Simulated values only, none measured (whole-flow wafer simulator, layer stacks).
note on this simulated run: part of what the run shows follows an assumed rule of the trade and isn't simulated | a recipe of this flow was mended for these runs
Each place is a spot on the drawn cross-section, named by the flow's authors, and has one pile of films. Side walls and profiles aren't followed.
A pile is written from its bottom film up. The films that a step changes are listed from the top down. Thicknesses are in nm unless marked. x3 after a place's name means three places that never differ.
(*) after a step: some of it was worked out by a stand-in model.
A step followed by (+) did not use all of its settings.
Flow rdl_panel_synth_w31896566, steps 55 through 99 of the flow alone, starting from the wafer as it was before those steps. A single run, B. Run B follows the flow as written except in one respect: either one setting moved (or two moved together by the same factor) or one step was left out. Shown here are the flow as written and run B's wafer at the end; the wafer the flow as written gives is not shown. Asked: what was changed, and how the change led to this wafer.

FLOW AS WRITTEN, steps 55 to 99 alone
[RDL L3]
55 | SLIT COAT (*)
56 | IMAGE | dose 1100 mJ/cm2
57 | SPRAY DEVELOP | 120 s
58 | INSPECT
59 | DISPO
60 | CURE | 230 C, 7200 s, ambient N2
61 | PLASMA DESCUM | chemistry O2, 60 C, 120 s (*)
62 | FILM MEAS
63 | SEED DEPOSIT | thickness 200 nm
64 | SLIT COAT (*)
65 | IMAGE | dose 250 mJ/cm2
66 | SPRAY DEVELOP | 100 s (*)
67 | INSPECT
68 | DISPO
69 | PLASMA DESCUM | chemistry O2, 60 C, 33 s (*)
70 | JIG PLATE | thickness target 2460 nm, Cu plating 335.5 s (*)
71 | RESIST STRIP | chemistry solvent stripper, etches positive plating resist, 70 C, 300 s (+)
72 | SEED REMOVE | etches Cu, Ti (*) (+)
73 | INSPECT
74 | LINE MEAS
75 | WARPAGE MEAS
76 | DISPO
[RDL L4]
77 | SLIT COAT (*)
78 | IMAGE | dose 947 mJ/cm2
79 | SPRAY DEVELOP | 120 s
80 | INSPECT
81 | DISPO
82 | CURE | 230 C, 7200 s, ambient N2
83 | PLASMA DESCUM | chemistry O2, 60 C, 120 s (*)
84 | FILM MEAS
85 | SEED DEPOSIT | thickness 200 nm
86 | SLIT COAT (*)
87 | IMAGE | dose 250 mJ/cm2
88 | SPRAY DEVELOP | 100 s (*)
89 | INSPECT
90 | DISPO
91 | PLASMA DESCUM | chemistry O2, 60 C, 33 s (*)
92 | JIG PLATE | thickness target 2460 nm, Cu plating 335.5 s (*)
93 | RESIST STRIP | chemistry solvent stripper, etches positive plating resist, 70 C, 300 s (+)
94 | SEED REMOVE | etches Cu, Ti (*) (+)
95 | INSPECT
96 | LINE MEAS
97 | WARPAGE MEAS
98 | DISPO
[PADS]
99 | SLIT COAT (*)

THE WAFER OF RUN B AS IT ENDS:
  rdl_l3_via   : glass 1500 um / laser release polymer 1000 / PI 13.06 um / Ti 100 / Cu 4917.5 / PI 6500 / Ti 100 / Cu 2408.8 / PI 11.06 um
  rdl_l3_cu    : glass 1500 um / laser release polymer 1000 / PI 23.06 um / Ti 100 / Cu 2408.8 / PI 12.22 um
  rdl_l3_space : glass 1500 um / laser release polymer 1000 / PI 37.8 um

The reason: step 57, SPRAY DEVELOP: 120 s, was not run.

The path from the change to this, step by step:
  64 | SLIT COAT (*)
      rdl_l3_cu, rdl_l3_space: +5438 ILINE-POS-THICK-GRADE-A (new film) (it would be, as written: +4624.3 ILINE-POS-THICK-GRADE-A (new film))
      rdl_l2_rim: +4816.6 ILINE-POS-THICK-GRADE-A (new film) (it would be, as written: +3695.4 ILINE-POS-THICK-GRADE-A (new film))
      (also at 2 further places)
  66 | SPRAY DEVELOP | 100 s (*)
      rdl_l3_cu: -5438 ILINE-POS-THICK-GRADE-A (all of it) (it would be, as written: -4624.3 ILINE-POS-THICK-GRADE-A (all of it))
      rdl_l3_land: -4579.7 ILINE-POS-THICK-GRADE-A (all of it) (it would be, as written: -2880.1 ILINE-POS-THICK-GRADE-A (all of it))
      (also at 1 further place)
  71 | RESIST STRIP | chemistry solvent stripper, etches positive plating resist, 70 C, 300 s (+)
      rdl_l3_space: -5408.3 ILINE-POS-THICK-GRADE-A (all of it) (it would be, as written: -4594.6 ILINE-POS-THICK-GRADE-A (all of it))
      rdl_l2_rim: -4786.9 ILINE-POS-THICK-GRADE-A (all of it) (it would be, as written: -3665.7 ILINE-POS-THICK-GRADE-A (all of it))
  77 | SLIT COAT (*)
      rdl_l3_via: +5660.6 PI (new film) (it would be, as written: +11.89 um PI (new film))
      rdl_l3_land: +5612.1 PI (new film) (it would be, as written: +5476.5 PI (new film))
  86 | SLIT COAT (*)
      rdl_l3_via: +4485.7 ILINE-POS-THICK-GRADE-A (new film) (it would be, as written: +4627.8 ILINE-POS-THICK-GRADE-A (new film))
  93 | RESIST STRIP | chemistry solvent stripper, etches positive plating resist, 70 C, 300 s (+)
      rdl_l3_via: -4456 ILINE-POS-THICK-GRADE-A (all of it) (it would be, as written: -4598.1 ILINE-POS-THICK-GRADE-A (all of it))
  99 | SLIT COAT (*)
      rdl_l3_via: +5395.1 PI (it would be, as written: +5534.5 PI)
With metal films that touch counted as one body, rdl_l3_via has 2 bodies (between them, from the top down: PI 6500); the flow as written gives 1 body.
